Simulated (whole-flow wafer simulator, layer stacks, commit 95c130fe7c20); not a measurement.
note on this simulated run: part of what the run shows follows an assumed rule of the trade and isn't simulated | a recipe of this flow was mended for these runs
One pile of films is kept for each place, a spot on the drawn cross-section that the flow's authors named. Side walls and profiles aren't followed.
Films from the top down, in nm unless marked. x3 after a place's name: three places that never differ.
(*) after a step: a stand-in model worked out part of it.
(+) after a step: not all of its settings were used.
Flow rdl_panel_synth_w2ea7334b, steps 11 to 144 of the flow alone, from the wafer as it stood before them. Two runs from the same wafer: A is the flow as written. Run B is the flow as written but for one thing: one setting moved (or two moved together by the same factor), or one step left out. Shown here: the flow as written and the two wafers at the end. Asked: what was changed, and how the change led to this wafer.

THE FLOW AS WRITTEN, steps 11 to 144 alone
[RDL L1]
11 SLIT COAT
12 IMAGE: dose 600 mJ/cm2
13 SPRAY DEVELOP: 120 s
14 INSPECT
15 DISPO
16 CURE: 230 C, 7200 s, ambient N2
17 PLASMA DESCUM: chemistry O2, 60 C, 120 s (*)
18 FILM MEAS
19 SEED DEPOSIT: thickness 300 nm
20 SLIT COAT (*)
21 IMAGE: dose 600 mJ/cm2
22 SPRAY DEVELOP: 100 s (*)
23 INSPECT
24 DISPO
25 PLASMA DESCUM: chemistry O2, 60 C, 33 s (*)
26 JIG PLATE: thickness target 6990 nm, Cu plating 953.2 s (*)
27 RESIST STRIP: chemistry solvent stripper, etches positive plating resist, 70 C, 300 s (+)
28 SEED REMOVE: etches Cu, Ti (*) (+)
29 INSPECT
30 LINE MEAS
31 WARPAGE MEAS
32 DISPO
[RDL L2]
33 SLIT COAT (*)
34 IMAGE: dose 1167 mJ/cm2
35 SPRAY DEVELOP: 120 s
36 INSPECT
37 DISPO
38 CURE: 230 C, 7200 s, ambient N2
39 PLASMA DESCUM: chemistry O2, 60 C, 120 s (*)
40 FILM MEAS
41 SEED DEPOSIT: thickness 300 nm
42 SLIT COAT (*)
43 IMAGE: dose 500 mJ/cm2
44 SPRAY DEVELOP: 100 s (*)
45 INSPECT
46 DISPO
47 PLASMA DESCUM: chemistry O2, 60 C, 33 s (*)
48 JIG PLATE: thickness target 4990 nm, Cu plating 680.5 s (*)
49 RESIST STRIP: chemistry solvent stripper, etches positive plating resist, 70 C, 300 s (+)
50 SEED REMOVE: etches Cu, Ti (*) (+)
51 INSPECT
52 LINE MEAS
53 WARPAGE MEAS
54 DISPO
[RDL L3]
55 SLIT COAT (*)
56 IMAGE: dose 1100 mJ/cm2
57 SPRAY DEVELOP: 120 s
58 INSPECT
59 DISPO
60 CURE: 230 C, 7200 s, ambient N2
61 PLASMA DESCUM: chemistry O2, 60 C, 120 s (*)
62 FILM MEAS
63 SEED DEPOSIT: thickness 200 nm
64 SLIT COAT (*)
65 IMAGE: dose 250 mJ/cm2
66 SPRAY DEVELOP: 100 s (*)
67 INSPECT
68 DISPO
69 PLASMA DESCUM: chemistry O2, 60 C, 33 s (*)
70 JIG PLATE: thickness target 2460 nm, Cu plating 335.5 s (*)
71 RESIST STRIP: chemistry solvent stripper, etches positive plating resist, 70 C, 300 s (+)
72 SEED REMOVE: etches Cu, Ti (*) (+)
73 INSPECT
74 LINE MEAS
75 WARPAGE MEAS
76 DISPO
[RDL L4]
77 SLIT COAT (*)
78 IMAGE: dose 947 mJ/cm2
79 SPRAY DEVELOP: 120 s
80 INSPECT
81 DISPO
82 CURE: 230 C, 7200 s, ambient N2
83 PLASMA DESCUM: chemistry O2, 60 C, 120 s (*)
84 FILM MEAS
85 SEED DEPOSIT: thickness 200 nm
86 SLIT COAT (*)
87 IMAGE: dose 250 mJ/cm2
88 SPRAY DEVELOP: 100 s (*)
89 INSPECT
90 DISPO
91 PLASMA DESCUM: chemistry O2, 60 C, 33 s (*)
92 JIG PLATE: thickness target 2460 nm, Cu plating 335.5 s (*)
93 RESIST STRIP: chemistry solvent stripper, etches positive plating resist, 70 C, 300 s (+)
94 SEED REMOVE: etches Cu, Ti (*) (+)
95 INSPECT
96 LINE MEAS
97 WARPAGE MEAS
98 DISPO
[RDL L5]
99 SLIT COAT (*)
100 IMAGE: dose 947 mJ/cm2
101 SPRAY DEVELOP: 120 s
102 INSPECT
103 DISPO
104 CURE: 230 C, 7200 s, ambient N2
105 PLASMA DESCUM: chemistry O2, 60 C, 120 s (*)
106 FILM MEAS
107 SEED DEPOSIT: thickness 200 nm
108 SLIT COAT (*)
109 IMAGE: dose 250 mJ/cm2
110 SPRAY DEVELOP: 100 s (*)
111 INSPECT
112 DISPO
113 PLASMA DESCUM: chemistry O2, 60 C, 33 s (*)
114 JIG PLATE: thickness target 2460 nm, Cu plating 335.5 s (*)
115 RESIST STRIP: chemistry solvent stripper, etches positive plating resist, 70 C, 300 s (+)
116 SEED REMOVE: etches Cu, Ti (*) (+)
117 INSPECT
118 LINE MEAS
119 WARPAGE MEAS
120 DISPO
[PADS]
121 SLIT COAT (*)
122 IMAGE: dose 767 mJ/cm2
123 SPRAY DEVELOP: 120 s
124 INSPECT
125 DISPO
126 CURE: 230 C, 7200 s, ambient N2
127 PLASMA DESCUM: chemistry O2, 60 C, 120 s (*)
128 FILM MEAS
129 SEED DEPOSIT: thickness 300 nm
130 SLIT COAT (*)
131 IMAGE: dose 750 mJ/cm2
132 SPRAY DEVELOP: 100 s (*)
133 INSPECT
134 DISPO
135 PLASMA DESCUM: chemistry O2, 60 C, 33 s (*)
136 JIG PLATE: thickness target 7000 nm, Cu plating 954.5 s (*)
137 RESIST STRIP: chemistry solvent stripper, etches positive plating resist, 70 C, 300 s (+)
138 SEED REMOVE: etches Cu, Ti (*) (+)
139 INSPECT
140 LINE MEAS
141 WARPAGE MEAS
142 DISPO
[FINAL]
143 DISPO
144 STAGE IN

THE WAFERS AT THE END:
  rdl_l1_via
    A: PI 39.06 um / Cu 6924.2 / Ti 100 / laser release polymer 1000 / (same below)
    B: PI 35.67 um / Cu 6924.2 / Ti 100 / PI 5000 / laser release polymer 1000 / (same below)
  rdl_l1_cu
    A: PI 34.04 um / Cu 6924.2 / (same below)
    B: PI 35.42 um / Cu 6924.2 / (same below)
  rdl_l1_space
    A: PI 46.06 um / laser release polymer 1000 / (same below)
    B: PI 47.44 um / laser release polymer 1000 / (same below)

The cause: step 13, SPRAY DEVELOP: 120 s, was left out.

How the change led to this, step by step:
  20 SLIT COAT (*)
      rdl_l1_cu: A ILINE-POS-THICK-GRADE-A +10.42 um (new film) | B ILINE-POS-THICK-GRADE-A +12 um (new film)
      rdl_l1_space: A ILINE-POS-THICK-GRADE-A +10.94 um (new film) | B ILINE-POS-THICK-GRADE-A +12 um (new film)
      (and at 1 more place)
  22 SPRAY DEVELOP: 100 s (*)
      rdl_l1_cu: A ILINE-POS-THICK-GRADE-A -10.42 um (all of it) | B ILINE-POS-THICK-GRADE-A -12 um (all of it)
      rdl_l1_via: A ILINE-POS-THICK-GRADE-A -13.83 um (all of it) | B ILINE-POS-THICK-GRADE-A -12 um (all of it)
  27 RESIST STRIP: chemistry solvent stripper, etches positive plating resist, 70 C, 300 s (+)
      rdl_l1_space: A ILINE-POS-THICK-GRADE-A -10.91 um (all of it) | B ILINE-POS-THICK-GRADE-A -11.97 um (all of it)
  33 SLIT COAT (*)
      rdl_l1_cu: A PI +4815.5 (new film) | B PI +5406.8 (new film)
      rdl_l1_space: A PI +10.38 um | B PI +10.99 um
      (and at 1 more place)
  42 SLIT COAT (*)
      rdl_l1_via: A ILINE-POS-THICK-GRADE-A +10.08 um (new film) | B ILINE-POS-THICK-GRADE-A +9151.1 (new film)
      rdl_l1_cu: A ILINE-POS-THICK-GRADE-A +9269.6 (new film) | B ILINE-POS-THICK-GRADE-A +9750.6 (new film)
      (and at 1 more place)
  49 RESIST STRIP: chemistry solvent stripper, etches positive plating resist, 70 C, 300 s (+)
      rdl_l1_via: A ILINE-POS-THICK-GRADE-A -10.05 um (all of it) | B ILINE-POS-THICK-GRADE-A -9121.4 (all of it)
      rdl_l1_cu: A ILINE-POS-THICK-GRADE-A -9239.9 (all of it) | B ILINE-POS-THICK-GRADE-A -9720.9 (all of it)
      (and at 1 more place)
  55 SLIT COAT (*)
      rdl_l1_cu: A PI +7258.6 | B PI +7654.9
      rdl_l1_space: A PI +8409.5 | B PI +8803.7
      (and at 1 more place)
  64 SLIT COAT (*)
      rdl_l1_cu: A ILINE-POS-THICK-GRADE-A +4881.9 (new film) | B ILINE-POS-THICK-GRADE-A +5125.2 (new film)
      rdl_l1_space: A ILINE-POS-THICK-GRADE-A +5109.9 (new film) | B ILINE-POS-THICK-GRADE-A +5345.3 (new film)
      (and at 1 more place)
  71 RESIST STRIP: chemistry solvent stripper, etches positive plating resist, 70 C, 300 s (+)
      rdl_l1_cu: A ILINE-POS-THICK-GRADE-A -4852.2 (all of it) | B ILINE-POS-THICK-GRADE-A -5095.5 (all of it)
      rdl_l1_space: A ILINE-POS-THICK-GRADE-A -5080.2 (all of it) | B ILINE-POS-THICK-GRADE-A -5315.6 (all of it)
      (and at 1 more place)
  77 SLIT COAT (*)
      rdl_l1_cu: A PI +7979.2 | B PI +8197.8
      rdl_l1_space: A PI +8225.4 | B PI +8435.5
      (and at 1 more place)
  86 SLIT COAT (*)
      rdl_l1_cu: A ILINE-POS-THICK-GRADE-A +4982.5 (new film) | B ILINE-POS-THICK-GRADE-A +5114.4 (new film)
      rdl_l1_space: A ILINE-POS-THICK-GRADE-A +5029.9 (new film) | B ILINE-POS-THICK-GRADE-A +5155.1 (new film)
      (and at 1 more place)
  93 RESIST STRIP: chemistry solvent stripper, etches positive plating resist, 70 C, 300 s (+)
      rdl_l1_cu: A ILINE-POS-THICK-GRADE-A -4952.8 (all of it) | B ILINE-POS-THICK-GRADE-A -5084.7 (all of it)
      rdl_l1_space: A ILINE-POS-THICK-GRADE-A -5000.2 (all of it) | B ILINE-POS-THICK-GRADE-A -5125.4 (all of it)
      (and at 1 more place)
  99 SLIT COAT (*)
      rdl_l1_via: A PI +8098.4 | B PI +7867.6
  108 SLIT COAT (*)
      rdl_l1_via: A ILINE-POS-THICK-GRADE-A +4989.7 (new film) | B ILINE-POS-THICK-GRADE-A +4860.6 (new film)
  115 RESIST STRIP: chemistry solvent stripper, etches positive plating resist, 70 C, 300 s (+)
      rdl_l1_via: A ILINE-POS-THICK-GRADE-A -4960 (all of it) | B ILINE-POS-THICK-GRADE-A -4830.9 (all of it)
  130 SLIT COAT (*)
      rdl_l1_cu: A ILINE-POS-THICK-GRADE-A +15 um (new film) | B ILINE-POS-THICK-GRADE-A +15.05 um (new film)
      rdl_l1_space: A ILINE-POS-THICK-GRADE-A +15.01 um (new film) | B ILINE-POS-THICK-GRADE-A +15.05 um (new film)
      (and at 1 more place)
  137 RESIST STRIP: chemistry solvent stripper, etches positive plating resist, 70 C, 300 s (+)
      rdl_l1_cu: A ILINE-POS-THICK-GRADE-A -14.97 um (all of it) | B ILINE-POS-THICK-GRADE-A -15.02 um (all of it)
      rdl_l1_space: A ILINE-POS-THICK-GRADE-A -14.98 um (all of it) | B ILINE-POS-THICK-GRADE-A -15.02 um (all of it)
      (and at 1 more place)
